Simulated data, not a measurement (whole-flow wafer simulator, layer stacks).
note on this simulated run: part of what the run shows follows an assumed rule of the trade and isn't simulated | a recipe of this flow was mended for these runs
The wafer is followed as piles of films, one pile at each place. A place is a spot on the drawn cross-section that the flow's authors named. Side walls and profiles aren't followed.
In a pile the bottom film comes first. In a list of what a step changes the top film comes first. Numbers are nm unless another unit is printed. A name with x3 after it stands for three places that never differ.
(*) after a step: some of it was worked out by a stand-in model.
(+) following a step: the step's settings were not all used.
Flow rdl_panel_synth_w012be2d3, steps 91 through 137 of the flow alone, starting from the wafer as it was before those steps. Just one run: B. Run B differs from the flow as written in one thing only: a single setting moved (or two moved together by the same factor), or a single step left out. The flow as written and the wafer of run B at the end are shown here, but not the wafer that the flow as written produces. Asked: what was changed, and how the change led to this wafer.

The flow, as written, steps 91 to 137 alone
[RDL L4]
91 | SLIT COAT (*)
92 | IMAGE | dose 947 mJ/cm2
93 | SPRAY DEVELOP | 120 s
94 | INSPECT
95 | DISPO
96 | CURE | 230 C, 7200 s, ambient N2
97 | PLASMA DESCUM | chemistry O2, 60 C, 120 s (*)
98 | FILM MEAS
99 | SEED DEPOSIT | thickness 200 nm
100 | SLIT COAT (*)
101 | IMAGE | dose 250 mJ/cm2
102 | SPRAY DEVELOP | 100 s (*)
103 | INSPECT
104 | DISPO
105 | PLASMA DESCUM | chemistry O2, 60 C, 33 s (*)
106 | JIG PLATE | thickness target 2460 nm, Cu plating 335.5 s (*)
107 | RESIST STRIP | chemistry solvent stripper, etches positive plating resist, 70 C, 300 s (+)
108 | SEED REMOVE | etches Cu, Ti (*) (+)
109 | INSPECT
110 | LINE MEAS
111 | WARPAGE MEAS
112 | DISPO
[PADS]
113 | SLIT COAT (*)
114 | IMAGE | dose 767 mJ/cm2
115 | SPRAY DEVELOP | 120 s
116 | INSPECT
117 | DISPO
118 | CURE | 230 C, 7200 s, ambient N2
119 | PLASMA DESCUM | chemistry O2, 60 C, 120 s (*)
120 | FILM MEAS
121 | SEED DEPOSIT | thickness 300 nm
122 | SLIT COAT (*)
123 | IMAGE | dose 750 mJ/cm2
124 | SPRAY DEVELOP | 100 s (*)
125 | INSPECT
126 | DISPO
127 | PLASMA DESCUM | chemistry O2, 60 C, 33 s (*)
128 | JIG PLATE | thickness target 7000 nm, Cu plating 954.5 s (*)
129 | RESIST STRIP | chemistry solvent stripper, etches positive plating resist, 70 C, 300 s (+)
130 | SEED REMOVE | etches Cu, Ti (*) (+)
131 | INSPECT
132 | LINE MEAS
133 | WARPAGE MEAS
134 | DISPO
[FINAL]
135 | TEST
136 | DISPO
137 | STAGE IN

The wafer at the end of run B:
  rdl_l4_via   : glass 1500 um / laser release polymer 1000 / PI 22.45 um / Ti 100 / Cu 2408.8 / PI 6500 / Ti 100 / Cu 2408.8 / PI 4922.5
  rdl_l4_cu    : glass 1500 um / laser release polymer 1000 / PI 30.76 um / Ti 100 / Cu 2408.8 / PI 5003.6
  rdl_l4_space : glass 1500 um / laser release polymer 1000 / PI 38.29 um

The reason: step 93, SPRAY DEVELOP: 120 s, was not run.

Step by step, how the change led to this:
  100 | SLIT COAT (*)
      rdl_l4_cu: +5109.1 ILINE-POS-THICK-GRADE-A (new film) (as written it would have been: +4752.5 ILINE-POS-THICK-GRADE-A (new film))
      rdl_l4_space: +5027.3 ILINE-POS-THICK-GRADE-A (new film) (as written it would have been: +4439.2 ILINE-POS-THICK-GRADE-A (new film))
      (and at 2 other places as well)
  102 | SPRAY DEVELOP | 100 s (*)
      rdl_l4_cu: -5109.1 ILINE-POS-THICK-GRADE-A (all of it) (as written it would have been: -4752.5 ILINE-POS-THICK-GRADE-A (all of it))
      rdl_l4_land: -4703.7 ILINE-POS-THICK-GRADE-A (all of it) (as written it would have been: -3532.2 ILINE-POS-THICK-GRADE-A (all of it))
      (and at 1 other place as well)
  107 | RESIST STRIP | chemistry solvent stripper, etches positive plating resist, 70 C, 300 s (+)
      rdl_l4_space: -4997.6 ILINE-POS-THICK-GRADE-A (all of it) (as written it would have been: -4409.5 ILINE-POS-THICK-GRADE-A (all of it))
  113 | SLIT COAT (*)
      rdl_l4_via: +4922.5 PI (new film) (as written it would have been: +10.89 um PI (new film))
      rdl_l4_cu: +5003.6 PI (new film) (as written it would have been: +4801.7 PI (new film))
      (and at 2 other places as well)
  122 | SLIT COAT (*)
      rdl_l4_cu: +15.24 um ILINE-POS-THICK-GRADE-A (new film) (as written it would have been: +15.12 um ILINE-POS-THICK-GRADE-A (new film))
      rdl_l4_space: +15.21 um ILINE-POS-THICK-GRADE-A (new film) (as written it would have been: +15.12 um ILINE-POS-THICK-GRADE-A (new film))
      (and at 2 other places as well)
  129 | RESIST STRIP | chemistry solvent stripper, etches positive plating resist, 70 C, 300 s (+)
      rdl_l4_cu: -15.21 um ILINE-POS-THICK-GRADE-A (all of it) (as written it would have been: -15.09 um ILINE-POS-THICK-GRADE-A (all of it))
      rdl_l4_space: -15.19 um ILINE-POS-THICK-GRADE-A (all of it) (as written it would have been: -15.09 um ILINE-POS-THICK-GRADE-A (all of it))
      (and at 2 other places as well)
Taking metal films that touch as one body, rdl_l4_via has 2 bodies (between them, from the top down: PI 6500); the flow as written gives 1 body.
